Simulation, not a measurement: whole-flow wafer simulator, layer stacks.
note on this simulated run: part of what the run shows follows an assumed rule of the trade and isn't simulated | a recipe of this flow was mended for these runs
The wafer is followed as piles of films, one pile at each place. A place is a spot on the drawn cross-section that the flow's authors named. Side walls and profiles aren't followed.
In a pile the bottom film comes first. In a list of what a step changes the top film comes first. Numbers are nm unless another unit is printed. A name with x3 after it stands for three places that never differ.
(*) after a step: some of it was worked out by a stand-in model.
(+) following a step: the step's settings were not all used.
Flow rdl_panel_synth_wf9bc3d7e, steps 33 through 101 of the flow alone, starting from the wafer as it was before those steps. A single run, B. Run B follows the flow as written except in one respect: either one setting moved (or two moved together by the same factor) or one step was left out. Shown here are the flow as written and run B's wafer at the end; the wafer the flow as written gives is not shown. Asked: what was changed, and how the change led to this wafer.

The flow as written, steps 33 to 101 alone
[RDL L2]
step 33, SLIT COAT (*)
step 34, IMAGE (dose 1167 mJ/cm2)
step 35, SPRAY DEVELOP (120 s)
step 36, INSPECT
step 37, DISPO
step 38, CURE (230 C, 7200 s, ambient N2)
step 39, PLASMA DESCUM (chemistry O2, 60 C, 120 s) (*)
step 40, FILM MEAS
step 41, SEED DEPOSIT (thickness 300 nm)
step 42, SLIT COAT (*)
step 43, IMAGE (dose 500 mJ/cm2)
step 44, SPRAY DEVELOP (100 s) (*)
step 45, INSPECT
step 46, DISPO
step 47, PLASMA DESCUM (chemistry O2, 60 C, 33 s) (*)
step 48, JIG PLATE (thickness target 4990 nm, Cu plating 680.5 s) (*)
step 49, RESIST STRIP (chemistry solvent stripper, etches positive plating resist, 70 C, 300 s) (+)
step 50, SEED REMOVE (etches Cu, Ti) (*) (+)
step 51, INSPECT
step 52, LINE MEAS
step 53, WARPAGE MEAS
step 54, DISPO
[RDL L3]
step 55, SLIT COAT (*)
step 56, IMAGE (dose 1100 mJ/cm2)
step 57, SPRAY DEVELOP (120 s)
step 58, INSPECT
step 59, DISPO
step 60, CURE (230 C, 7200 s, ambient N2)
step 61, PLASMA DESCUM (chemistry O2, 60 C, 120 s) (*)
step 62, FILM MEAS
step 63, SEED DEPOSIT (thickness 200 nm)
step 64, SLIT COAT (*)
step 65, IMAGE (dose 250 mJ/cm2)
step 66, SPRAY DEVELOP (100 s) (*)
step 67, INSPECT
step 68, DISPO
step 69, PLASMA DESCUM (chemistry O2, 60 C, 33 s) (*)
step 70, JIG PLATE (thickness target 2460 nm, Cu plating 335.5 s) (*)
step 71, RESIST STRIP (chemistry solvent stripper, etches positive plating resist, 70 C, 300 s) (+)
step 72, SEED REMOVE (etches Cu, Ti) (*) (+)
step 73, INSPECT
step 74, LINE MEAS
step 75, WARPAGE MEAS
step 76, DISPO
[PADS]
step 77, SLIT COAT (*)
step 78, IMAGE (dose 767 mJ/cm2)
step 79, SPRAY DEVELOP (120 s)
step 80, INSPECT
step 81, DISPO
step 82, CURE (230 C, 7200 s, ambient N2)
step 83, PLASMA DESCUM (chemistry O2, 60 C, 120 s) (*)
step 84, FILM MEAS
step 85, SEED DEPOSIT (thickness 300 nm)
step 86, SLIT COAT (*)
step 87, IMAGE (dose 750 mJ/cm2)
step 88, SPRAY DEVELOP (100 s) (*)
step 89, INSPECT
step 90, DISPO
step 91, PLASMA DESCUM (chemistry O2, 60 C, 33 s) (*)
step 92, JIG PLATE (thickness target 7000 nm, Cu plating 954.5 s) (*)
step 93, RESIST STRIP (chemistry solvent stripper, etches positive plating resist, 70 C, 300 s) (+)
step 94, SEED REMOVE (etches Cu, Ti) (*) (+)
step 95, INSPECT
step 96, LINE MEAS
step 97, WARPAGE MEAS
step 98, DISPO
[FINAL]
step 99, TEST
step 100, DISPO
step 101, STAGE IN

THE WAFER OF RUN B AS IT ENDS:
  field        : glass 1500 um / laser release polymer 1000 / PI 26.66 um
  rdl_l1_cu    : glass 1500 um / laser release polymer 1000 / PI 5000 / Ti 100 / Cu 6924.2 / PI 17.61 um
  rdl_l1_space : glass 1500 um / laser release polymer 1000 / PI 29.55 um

Cause: step 48, JIG PLATE: Cu plating 578.4 s was run, while the flow as written has Cu plating 680.5 s.

How this came from the change, step by step:
  step 48, JIG PLATE (thickness target 4990 nm, Cu plating 680.5 s) (*)
      rdl_l2_cu, rdl_l2_land, rdl_l2_via, rdl_l2_rim, rdl_l3_land, rdl_l3_via: Cu gains 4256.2 (in the flow as written it would be: Cu gains 5007.5)
  step 55, SLIT COAT (*)
      rdl_l2_space: PI gains 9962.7 (in the flow as written it would be: PI gains 10.58 um)
      field, pads_cu, pads_space, pads_land, pads_via: PI gains 7700.8 (in the flow as written it would be: PI gains 7936.4)
      (and at 8 other places as well)
  step 64, SLIT COAT (*)
      rdl_l1_rim: ILINE-POS-THICK-GRADE-A gains 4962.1 (new film) (in the flow as written it would be: ILINE-POS-THICK-GRADE-A gains 5077.5 (new film))
      rdl_l2_via: ILINE-POS-THICK-GRADE-A gains 4604.4 (new film) (in the flow as written it would be: ILINE-POS-THICK-GRADE-A gains 4385.9 (new film))
  step 71, RESIST STRIP (chemistry solvent stripper, etches positive plating resist, 70 C, 300 s) (+)
      rdl_l1_rim: ILINE-POS-THICK-GRADE-A loses 4932.4 (all of it) (in the flow as written it would be: ILINE-POS-THICK-GRADE-A loses 5047.8 (all of it))
      rdl_l2_via: ILINE-POS-THICK-GRADE-A loses 4574.7 (all of it) (in the flow as written it would be: ILINE-POS-THICK-GRADE-A loses 4356.2 (all of it))
  step 77, SLIT COAT (*)
      rdl_l2_via: PI gains 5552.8 (in the flow as written it would be: PI gains 5347.6)
      rdl_l3_via: PI gains 10.53 um (new film) (in the flow as written it would be: PI gains 10.46 um (new film))
  step 86, SLIT COAT (*)
      rdl_l2_cu: ILINE-POS-THICK-GRADE-A gains 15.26 um (new film) (in the flow as written it would be: ILINE-POS-THICK-GRADE-A gains 15.31 um (new film))
      rdl_l2_space: ILINE-POS-THICK-GRADE-A gains 15.27 um (new film) (in the flow as written it would be: ILINE-POS-THICK-GRADE-A gains 15.33 um (new film))
      (and at 7 other places as well)
  step 93, RESIST STRIP (chemistry solvent stripper, etches positive plating resist, 70 C, 300 s) (+)
      rdl_l2_cu: ILINE-POS-THICK-GRADE-A loses 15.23 um (all of it) (in the flow as written it would be: ILINE-POS-THICK-GRADE-A loses 15.28 um (all of it))
      rdl_l2_space: ILINE-POS-THICK-GRADE-A loses 15.24 um (all of it) (in the flow as written it would be: ILINE-POS-THICK-GRADE-A loses 15.3 um (all of it))
      (and at 8 other places as well)
